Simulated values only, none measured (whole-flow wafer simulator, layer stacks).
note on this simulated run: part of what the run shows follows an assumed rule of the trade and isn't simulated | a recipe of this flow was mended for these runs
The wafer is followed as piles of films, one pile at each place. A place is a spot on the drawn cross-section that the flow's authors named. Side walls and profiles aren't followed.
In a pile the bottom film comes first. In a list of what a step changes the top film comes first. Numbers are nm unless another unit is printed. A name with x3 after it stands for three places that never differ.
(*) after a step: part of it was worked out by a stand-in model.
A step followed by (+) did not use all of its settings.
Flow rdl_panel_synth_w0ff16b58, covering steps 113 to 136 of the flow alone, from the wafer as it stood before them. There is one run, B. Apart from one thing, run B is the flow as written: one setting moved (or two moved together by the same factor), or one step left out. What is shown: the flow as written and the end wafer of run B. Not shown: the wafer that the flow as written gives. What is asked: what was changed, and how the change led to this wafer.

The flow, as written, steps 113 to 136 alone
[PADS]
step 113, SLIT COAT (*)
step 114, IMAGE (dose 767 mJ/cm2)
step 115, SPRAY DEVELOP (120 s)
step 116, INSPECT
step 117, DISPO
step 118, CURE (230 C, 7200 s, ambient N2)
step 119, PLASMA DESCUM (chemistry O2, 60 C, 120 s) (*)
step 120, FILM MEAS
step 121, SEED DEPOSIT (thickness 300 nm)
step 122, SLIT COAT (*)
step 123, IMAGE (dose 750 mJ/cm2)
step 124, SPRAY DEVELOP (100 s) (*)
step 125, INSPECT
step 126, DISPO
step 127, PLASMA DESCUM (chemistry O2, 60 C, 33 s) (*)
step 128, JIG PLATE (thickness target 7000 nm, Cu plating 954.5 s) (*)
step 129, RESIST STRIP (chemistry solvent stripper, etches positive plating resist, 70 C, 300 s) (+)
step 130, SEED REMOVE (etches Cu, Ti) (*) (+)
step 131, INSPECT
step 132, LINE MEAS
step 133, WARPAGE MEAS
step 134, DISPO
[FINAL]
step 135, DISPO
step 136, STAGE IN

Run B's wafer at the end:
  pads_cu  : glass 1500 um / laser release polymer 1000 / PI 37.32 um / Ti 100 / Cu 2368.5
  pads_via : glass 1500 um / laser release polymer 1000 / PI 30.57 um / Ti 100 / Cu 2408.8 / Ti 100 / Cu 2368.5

The reason: step 128, JIG PLATE: Cu plating 334.1 s was run, though the flow has Cu plating 954.5 s.

How this came from the change, step by step:
  step 128, JIG PLATE (thickness target 7000 nm, Cu plating 954.5 s) (*)
      pads_cu, pads_land: +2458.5 Cu (in the flow as written it would be: +7023.8 Cu)
      pads_via: +2458.5 Cu (in the flow as written it would be: +8307.4 Cu)
